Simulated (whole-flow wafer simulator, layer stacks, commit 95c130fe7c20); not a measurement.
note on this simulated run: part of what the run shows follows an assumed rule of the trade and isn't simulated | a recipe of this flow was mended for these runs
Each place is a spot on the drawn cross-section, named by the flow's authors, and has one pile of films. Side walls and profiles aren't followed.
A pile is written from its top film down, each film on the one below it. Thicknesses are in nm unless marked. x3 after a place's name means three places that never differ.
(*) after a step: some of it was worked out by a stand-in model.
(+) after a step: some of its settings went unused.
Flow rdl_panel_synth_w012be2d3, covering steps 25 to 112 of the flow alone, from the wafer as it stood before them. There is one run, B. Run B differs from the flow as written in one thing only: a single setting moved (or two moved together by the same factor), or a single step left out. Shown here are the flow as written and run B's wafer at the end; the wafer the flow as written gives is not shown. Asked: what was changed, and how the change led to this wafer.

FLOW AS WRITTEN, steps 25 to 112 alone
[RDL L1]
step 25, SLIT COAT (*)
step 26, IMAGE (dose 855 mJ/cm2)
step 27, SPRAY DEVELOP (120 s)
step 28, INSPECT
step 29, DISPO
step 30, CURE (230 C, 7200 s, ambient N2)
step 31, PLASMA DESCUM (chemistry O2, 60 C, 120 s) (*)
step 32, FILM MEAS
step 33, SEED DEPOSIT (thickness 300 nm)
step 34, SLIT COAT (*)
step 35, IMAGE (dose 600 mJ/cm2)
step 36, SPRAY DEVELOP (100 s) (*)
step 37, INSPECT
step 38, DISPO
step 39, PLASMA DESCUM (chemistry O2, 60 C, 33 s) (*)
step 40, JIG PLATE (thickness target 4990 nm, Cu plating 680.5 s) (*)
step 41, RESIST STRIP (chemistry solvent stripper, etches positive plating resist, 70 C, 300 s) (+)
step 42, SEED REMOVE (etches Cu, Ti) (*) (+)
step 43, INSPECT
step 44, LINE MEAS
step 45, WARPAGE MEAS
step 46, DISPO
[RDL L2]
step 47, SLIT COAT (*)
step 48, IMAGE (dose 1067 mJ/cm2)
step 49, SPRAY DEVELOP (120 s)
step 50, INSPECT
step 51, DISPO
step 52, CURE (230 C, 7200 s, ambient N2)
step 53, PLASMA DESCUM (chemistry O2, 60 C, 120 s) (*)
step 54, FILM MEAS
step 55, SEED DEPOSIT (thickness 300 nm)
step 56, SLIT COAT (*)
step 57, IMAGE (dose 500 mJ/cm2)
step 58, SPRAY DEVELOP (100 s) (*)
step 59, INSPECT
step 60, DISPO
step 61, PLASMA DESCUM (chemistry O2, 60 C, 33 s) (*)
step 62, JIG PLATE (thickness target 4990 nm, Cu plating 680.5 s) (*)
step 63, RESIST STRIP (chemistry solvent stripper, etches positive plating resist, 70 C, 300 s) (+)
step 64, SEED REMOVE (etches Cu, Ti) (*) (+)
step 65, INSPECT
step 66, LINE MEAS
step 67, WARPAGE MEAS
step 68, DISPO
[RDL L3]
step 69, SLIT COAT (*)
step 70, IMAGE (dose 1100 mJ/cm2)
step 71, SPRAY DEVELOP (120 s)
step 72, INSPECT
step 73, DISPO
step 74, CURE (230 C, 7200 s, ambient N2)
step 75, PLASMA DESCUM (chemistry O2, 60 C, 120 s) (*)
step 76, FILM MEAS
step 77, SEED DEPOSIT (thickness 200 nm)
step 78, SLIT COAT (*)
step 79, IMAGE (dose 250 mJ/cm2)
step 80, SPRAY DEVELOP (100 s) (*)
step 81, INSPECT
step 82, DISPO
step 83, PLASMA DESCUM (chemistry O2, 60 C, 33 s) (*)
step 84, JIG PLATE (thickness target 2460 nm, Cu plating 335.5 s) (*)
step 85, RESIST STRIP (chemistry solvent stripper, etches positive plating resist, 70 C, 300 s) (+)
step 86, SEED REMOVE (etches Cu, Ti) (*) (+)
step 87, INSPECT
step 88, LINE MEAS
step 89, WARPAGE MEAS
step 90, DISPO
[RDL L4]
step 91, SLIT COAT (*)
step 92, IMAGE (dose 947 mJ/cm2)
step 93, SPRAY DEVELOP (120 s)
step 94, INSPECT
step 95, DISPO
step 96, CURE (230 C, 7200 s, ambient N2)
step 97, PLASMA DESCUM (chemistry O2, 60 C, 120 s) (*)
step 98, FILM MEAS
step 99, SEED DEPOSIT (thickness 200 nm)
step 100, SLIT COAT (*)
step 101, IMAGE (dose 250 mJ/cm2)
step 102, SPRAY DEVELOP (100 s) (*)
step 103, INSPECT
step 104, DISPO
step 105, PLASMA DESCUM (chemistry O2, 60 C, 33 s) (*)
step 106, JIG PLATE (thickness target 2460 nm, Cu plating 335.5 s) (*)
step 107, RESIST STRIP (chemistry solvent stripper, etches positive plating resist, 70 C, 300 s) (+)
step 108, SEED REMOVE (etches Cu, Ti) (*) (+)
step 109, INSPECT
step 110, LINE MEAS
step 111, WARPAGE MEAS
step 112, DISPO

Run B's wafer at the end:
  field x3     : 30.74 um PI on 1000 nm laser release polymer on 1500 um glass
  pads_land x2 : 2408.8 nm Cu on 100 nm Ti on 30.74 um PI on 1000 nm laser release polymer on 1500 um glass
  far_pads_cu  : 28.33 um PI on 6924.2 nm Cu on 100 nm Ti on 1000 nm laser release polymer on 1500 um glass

Cause: step 40, JIG PLATE: Cu plating 782.6 s was run, whereas the flow has Cu plating 680.5 s.

The path from the change to this, step by step:
  step 40, JIG PLATE (thickness target 4990 nm, Cu plating 680.5 s) (*)
      rdl_l1_cu, rdl_l1_land, rdl_l1_via, rdl_l1_rim, rdl_l2_land, rdl_l2_via: +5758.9 Cu (as written it would have been: +5007.5 Cu)
  step 47, SLIT COAT (*)
      rdl_l1_space: +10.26 um PI (as written it would have been: +9924.5 PI)
      field x3, rdl_l3_cu, rdl_l3_space and 9 more: +7772.3 PI (as written it would have been: +7600.9 PI)
      (as well as at 5 more places)
  step 56, SLIT COAT (*)
      far_pads_cu: +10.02 um ILINE-POS-THICK-GRADE-A (new film) (as written it would have been: +9933.1 ILINE-POS-THICK-GRADE-A (new film))
      rdl_l1_cu: +9961 ILINE-POS-THICK-GRADE-A (new film) (as written it would have been: +10.04 um ILINE-POS-THICK-GRADE-A (new film))
      (as well as at 2 more places)
  step 58, SPRAY DEVELOP (100 s) (*)
      rdl_l2_via: -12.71 um ILINE-POS-THICK-GRADE-A (all of it) (as written it would have been: -12.83 um ILINE-POS-THICK-GRADE-A (all of it))
  step 63, RESIST STRIP (chemistry solvent stripper, etches positive plating resist, 70 C, 300 s) (+)
      rdl_l1_cu: -9931.3 ILINE-POS-THICK-GRADE-A (all of it) (as written it would have been: -10.01 um ILINE-POS-THICK-GRADE-A (all of it))
      rdl_l1_space: -11.1 um ILINE-POS-THICK-GRADE-A (all of it) (as written it would have been: -10.99 um ILINE-POS-THICK-GRADE-A (all of it))
  step 69, SLIT COAT (*)
      rdl_l2_space: +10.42 um PI (as written it would have been: +10.31 um PI)
      rdl_l2_via: +10.93 um PI (new film) (as written it would have been: +11.04 um PI (new film))
